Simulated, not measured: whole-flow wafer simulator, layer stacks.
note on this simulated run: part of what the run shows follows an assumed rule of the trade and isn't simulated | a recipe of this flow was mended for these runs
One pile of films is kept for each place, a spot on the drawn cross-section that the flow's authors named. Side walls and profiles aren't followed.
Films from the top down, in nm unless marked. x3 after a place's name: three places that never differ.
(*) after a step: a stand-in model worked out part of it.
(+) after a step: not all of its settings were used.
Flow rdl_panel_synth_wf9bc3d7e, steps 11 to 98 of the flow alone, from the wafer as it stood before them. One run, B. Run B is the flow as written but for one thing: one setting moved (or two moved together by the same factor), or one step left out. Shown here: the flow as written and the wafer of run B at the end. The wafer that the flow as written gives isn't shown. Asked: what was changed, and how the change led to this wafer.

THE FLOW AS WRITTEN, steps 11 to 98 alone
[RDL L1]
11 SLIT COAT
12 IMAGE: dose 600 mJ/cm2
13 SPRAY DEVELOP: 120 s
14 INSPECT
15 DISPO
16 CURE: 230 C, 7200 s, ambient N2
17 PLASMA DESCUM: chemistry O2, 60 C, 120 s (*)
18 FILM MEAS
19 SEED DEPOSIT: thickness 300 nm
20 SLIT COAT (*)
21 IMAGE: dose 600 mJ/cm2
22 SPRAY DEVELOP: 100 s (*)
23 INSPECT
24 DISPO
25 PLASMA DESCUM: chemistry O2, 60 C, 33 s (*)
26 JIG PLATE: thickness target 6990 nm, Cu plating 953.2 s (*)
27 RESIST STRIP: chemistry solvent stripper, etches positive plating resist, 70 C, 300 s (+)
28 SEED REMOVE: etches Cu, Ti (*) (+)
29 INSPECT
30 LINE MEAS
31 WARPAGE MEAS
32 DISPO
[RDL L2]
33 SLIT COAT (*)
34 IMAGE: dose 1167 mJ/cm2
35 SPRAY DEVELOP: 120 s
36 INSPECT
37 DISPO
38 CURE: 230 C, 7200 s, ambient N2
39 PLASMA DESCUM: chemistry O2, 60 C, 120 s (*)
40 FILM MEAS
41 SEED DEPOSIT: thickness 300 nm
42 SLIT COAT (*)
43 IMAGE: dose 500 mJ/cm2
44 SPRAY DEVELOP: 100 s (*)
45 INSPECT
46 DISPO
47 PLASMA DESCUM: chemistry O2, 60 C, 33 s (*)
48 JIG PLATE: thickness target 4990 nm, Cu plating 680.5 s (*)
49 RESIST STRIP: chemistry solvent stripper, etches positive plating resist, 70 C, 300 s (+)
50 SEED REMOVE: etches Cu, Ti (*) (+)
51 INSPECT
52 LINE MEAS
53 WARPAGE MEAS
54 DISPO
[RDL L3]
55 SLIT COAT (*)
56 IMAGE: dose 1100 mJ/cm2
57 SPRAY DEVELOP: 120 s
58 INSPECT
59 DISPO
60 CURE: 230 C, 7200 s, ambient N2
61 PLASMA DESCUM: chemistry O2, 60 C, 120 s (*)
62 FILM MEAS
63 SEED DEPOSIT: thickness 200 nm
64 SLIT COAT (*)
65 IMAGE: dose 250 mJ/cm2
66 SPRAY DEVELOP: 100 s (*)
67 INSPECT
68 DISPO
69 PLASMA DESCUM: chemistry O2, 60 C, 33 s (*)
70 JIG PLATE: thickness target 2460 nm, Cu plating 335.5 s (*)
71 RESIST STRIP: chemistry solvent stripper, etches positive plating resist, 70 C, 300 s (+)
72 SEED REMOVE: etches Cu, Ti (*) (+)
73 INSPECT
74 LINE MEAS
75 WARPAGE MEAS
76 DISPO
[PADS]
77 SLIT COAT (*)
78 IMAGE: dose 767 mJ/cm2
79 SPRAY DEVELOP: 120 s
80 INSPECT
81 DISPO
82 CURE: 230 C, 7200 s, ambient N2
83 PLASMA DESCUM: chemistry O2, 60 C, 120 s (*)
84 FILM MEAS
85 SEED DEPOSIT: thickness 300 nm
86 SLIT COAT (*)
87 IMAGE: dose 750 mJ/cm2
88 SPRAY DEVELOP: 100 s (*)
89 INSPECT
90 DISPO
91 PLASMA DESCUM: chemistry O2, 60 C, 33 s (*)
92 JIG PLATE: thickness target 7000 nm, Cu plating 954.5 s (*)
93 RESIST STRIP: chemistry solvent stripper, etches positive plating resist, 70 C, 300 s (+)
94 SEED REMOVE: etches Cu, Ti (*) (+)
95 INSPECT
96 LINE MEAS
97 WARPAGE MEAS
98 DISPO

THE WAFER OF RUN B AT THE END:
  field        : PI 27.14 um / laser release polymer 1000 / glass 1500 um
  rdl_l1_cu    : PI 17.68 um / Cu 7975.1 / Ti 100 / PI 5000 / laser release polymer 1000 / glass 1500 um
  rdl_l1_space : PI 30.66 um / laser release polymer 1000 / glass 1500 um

The cause: step 26, JIG PLATE: Cu plating 1096 s was run, where the flow has Cu plating 953.2 s.

How the change led to this, step by step:
  26 JIG PLATE: thickness target 6990 nm, Cu plating 953.2 s (*)
      rdl_l1_cu, rdl_l1_via, rdl_l1_rim, rdl_l2_land, rdl_l2_via: Cu +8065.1 (as written it would be: Cu +7014.2)
  33 SLIT COAT (*)
      rdl_l2_cu, rdl_l2_space: PI +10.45 um (as written it would be: PI +9908.1)
      field, rdl_l3_cu, rdl_l3_space and 7 more: PI +8309.4 (as written it would be: PI +8062.5)
      (and at 3 more places)
  42 SLIT COAT (*)
      rdl_l1_via: ILINE-POS-THICK-GRADE-A +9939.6 (new film) (as written it would be: ILINE-POS-THICK-GRADE-A +10.08 um (new film))
      rdl_l2_cu, rdl_l2_space: ILINE-POS-THICK-GRADE-A +10.25 um (new film) (as written it would be: ILINE-POS-THICK-GRADE-A +10.13 um (new film))
      (and at 2 more places)
  44 SPRAY DEVELOP: 100 s (*)
      rdl_l2_cu: ILINE-POS-THICK-GRADE-A -10.25 um (all of it) (as written it would be: ILINE-POS-THICK-GRADE-A -10.13 um (all of it))
      rdl_l2_via: ILINE-POS-THICK-GRADE-A -12.34 um (all of it) (as written it would be: ILINE-POS-THICK-GRADE-A -12.5 um (all of it))
  49 RESIST STRIP: chemistry solvent stripper, etches positive plating resist, 70 C, 300 s (+)
      rdl_l1_via: ILINE-POS-THICK-GRADE-A -9909.9 (all of it) (as written it would be: ILINE-POS-THICK-GRADE-A -10.05 um (all of it))
      rdl_l1_space: ILINE-POS-THICK-GRADE-A -10.62 um (all of it) (as written it would be: ILINE-POS-THICK-GRADE-A -10.49 um (all of it))
      (and at 1 more place)
  55 SLIT COAT (*)
      rdl_l2_space: PI +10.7 um (as written it would be: PI +10.58 um)
      rdl_l2_land: PI +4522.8 (new film) (as written it would be: PI +4645.3 (new film))
      (and at 1 more place)
  86 SLIT COAT (*)
      rdl_l1_cu: ILINE-POS-THICK-GRADE-A +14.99 um (new film) (as written it would be: ILINE-POS-THICK-GRADE-A +14.96 um (new film))
      rdl_l1_space: ILINE-POS-THICK-GRADE-A +15.08 um (new film) (as written it would be: ILINE-POS-THICK-GRADE-A +15.05 um (new film))
      (and at 6 more places)
  93 RESIST STRIP: chemistry solvent stripper, etches positive plating resist, 70 C, 300 s (+)
      rdl_l1_cu: ILINE-POS-THICK-GRADE-A -14.96 um (all of it) (as written it would be: ILINE-POS-THICK-GRADE-A -14.93 um (all of it))
      rdl_l1_space: ILINE-POS-THICK-GRADE-A -15.05 um (all of it) (as written it would be: ILINE-POS-THICK-GRADE-A -15.02 um (all of it))
      (and at 6 more places)
